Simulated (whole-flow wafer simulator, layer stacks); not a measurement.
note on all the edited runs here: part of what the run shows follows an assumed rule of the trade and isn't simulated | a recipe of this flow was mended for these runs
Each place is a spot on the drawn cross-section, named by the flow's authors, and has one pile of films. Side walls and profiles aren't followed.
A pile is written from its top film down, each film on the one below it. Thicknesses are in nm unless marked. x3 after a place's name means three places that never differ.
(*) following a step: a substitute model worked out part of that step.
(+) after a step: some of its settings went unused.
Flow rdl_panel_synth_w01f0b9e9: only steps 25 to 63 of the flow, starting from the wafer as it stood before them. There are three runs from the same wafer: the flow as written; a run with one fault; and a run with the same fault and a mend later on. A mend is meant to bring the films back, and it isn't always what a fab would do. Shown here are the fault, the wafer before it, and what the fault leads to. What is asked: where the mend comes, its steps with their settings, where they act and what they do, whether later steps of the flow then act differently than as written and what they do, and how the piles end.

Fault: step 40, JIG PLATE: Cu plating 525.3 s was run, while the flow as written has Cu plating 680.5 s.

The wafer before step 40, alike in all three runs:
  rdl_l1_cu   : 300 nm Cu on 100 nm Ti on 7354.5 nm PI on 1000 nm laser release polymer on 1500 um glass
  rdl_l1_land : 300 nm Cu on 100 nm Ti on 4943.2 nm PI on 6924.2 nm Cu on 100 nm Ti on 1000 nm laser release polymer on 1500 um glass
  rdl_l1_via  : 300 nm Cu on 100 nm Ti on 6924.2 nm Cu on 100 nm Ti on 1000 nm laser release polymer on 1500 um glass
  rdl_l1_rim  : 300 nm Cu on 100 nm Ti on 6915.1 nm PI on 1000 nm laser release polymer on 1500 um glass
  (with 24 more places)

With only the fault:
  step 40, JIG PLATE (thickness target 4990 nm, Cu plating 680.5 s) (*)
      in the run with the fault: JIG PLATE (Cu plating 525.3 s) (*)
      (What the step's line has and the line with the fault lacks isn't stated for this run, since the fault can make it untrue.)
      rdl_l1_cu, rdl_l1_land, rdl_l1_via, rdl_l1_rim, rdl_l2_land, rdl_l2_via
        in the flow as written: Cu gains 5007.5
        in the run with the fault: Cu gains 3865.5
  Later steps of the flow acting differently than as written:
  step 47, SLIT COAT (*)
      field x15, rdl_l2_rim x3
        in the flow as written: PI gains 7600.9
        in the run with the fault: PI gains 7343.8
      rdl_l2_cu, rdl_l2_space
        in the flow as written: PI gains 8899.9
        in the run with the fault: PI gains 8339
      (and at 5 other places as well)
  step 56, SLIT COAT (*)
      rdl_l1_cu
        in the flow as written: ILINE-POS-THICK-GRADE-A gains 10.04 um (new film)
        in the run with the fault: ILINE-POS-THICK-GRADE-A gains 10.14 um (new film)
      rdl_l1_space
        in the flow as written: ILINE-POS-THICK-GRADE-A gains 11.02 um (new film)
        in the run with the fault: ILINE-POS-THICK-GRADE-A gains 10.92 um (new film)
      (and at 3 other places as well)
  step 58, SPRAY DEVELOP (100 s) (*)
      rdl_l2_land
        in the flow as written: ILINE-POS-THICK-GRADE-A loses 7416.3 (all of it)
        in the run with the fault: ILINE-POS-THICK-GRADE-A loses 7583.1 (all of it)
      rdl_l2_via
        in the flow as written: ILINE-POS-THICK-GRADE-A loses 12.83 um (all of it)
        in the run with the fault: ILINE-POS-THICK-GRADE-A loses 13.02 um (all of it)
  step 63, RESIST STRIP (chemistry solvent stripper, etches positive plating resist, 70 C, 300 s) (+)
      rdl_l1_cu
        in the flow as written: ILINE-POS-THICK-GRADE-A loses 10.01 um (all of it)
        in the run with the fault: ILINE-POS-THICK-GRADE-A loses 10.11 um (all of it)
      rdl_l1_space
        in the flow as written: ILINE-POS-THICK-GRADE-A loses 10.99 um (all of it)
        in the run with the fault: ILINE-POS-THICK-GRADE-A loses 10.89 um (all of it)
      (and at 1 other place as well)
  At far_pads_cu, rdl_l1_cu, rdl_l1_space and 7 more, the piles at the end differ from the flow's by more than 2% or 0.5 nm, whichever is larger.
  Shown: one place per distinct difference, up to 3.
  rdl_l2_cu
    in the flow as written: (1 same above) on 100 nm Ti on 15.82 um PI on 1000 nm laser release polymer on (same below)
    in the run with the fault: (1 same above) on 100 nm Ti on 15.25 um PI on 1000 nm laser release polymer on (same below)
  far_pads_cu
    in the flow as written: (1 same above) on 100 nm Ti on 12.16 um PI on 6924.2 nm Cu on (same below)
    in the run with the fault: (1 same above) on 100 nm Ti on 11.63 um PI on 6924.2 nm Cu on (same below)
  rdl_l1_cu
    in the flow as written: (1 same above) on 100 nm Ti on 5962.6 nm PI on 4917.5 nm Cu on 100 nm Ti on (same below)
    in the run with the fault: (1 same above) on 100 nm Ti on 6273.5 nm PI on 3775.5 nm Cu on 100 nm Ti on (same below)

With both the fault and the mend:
  The mend stands after step 40.
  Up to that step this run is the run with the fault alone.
  step 40a, JIG PLATE (Cu plating 155.2 s) (*) (a further turn of the flow's step 40, with different settings)
      rdl_l1_cu, rdl_l1_land, rdl_l1_via, rdl_l1_rim, rdl_l2_land, rdl_l2_via
        Cu gains 1142.1
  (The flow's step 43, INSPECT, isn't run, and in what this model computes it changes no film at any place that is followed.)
  Every later step of the flow that is run acts as written at every place that is followed.
  At every place that both follow, the piles at the end match the flow's.
